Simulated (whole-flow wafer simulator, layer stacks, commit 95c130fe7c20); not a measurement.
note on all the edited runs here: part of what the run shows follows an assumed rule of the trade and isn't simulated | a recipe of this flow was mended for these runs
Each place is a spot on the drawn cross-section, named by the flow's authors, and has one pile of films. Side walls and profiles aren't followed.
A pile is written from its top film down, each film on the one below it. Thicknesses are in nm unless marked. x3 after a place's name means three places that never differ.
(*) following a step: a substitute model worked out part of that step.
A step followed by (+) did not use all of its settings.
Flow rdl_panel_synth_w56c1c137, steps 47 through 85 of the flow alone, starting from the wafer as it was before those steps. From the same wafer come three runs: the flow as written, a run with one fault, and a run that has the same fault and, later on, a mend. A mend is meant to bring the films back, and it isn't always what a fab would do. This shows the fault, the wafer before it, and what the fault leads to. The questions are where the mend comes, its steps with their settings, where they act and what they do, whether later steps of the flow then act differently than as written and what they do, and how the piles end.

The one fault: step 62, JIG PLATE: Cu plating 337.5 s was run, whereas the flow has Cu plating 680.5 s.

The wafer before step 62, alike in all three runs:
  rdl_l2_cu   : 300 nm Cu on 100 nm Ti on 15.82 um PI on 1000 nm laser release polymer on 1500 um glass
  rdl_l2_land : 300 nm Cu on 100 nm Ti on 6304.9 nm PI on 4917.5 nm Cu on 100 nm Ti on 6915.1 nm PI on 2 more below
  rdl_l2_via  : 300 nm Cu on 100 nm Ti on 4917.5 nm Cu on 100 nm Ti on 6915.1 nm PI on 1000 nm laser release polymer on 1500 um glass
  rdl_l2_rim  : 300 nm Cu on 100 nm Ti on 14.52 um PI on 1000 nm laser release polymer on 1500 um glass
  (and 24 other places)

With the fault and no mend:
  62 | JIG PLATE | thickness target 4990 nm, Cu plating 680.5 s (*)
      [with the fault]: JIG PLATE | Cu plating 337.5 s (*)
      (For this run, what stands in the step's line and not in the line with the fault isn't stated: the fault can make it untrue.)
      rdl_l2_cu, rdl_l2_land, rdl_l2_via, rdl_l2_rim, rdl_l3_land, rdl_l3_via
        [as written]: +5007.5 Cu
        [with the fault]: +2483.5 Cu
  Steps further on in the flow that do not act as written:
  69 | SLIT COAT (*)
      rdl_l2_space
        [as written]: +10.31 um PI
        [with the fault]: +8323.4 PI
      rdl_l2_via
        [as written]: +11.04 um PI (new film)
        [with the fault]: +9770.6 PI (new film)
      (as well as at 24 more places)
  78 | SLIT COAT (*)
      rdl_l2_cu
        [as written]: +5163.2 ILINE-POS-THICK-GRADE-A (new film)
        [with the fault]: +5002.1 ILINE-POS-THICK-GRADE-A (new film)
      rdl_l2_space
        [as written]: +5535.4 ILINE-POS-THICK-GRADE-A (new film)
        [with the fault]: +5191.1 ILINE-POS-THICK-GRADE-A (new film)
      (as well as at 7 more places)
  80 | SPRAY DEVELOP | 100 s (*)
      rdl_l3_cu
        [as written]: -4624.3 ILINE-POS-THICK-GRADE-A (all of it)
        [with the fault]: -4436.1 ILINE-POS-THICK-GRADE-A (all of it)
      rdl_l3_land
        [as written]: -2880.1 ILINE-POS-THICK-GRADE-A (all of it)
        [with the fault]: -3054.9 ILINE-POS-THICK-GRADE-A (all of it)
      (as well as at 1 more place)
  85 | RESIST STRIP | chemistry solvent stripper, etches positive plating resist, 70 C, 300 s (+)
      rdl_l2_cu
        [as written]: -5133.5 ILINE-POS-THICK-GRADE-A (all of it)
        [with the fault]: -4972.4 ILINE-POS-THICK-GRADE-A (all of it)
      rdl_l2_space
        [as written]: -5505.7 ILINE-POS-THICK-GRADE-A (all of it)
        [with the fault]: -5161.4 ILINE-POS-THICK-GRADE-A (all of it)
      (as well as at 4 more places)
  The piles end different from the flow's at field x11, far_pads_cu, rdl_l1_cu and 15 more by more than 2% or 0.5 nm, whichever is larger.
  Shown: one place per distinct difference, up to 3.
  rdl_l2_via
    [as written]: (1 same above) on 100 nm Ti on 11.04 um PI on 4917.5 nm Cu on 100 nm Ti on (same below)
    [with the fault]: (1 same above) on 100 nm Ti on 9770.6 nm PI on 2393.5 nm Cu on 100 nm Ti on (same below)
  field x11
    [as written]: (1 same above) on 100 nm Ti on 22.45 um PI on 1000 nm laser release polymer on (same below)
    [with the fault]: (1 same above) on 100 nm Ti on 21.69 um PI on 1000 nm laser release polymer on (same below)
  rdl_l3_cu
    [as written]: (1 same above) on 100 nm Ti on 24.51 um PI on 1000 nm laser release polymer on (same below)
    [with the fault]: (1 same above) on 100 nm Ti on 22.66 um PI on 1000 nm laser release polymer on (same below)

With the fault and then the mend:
  The mend stands after step 62.
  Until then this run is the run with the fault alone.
  62a | JIG PLATE | Cu plating 343 s (*) (the flow's step 62 again, with other settings)
      rdl_l2_cu, rdl_l2_land, rdl_l2_via, rdl_l2_rim, rdl_l3_land, rdl_l3_via
        +2524 Cu
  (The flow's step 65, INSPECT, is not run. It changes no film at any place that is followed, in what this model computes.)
  None of the later steps of the flow acts differently than as written at any place that is followed.
  The piles end the same as the flow's at every place that both follow.
